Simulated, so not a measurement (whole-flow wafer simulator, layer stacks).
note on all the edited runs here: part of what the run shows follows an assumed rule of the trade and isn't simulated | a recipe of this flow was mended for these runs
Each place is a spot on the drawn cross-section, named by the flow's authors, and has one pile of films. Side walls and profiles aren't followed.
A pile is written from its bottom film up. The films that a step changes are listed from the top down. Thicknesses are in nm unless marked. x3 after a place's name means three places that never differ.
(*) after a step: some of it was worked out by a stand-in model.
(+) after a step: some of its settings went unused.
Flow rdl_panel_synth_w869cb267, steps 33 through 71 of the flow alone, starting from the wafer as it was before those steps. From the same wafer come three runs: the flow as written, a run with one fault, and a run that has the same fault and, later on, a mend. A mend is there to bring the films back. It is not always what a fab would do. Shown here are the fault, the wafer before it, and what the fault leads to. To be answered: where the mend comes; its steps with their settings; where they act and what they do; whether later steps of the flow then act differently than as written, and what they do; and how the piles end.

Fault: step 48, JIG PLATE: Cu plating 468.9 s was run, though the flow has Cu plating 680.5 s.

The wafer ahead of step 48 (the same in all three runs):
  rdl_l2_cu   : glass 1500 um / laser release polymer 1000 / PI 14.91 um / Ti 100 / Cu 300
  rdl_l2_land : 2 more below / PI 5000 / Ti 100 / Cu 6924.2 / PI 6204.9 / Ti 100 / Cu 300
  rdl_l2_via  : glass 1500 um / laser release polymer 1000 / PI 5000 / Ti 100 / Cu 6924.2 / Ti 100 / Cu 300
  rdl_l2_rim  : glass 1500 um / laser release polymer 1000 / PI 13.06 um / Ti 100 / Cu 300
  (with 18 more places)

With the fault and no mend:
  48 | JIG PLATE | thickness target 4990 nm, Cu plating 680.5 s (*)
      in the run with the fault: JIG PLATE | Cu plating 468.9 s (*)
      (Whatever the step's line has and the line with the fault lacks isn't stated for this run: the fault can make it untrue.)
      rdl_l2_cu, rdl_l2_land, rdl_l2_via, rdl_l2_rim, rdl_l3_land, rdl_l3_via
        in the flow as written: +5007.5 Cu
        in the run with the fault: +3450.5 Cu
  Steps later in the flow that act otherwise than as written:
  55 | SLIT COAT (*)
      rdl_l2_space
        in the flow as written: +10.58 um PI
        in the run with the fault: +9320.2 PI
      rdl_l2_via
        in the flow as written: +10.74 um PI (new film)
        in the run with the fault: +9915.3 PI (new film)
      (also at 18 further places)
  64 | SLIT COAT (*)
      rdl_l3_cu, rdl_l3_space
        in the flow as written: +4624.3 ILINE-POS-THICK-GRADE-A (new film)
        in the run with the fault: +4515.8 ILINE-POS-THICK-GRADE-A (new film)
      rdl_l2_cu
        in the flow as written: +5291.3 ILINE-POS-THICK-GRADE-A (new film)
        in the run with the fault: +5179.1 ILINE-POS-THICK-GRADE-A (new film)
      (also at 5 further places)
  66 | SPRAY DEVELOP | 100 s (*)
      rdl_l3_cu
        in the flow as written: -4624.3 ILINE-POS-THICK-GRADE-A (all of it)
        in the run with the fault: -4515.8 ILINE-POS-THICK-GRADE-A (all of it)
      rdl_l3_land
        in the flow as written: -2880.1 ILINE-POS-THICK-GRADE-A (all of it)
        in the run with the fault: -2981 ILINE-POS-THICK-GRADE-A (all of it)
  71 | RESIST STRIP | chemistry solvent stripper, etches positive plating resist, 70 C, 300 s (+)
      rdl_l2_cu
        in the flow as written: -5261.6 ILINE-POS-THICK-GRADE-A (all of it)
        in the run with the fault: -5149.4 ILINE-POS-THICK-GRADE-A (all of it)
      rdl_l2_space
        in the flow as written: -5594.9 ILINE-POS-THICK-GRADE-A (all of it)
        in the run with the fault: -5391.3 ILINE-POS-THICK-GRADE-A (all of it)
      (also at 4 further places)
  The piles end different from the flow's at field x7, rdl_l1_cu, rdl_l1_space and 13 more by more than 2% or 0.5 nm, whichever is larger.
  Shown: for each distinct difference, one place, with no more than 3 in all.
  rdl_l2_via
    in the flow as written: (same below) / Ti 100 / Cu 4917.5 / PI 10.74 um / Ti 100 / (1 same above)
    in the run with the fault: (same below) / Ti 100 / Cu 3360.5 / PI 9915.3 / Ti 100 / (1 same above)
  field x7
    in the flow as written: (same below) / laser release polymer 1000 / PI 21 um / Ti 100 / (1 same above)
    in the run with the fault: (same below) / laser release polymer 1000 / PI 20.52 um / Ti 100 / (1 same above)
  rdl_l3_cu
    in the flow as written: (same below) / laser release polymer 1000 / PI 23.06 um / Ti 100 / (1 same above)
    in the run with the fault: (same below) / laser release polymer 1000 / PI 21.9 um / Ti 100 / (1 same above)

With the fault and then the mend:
  The mend stands after step 48.
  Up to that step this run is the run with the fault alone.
  48a | JIG PLATE | Cu plating 211.6 s (*) (a further turn of the flow's step 48, with different settings)
      rdl_l2_cu, rdl_l2_land, rdl_l2_via, rdl_l2_rim, rdl_l3_land, rdl_l3_via
        +1557.1 Cu
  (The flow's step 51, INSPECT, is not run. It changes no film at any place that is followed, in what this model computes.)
  Later steps of the flow that are run all act as written at every place that is followed.
  The piles end the same as the flow's at every place that both follow.
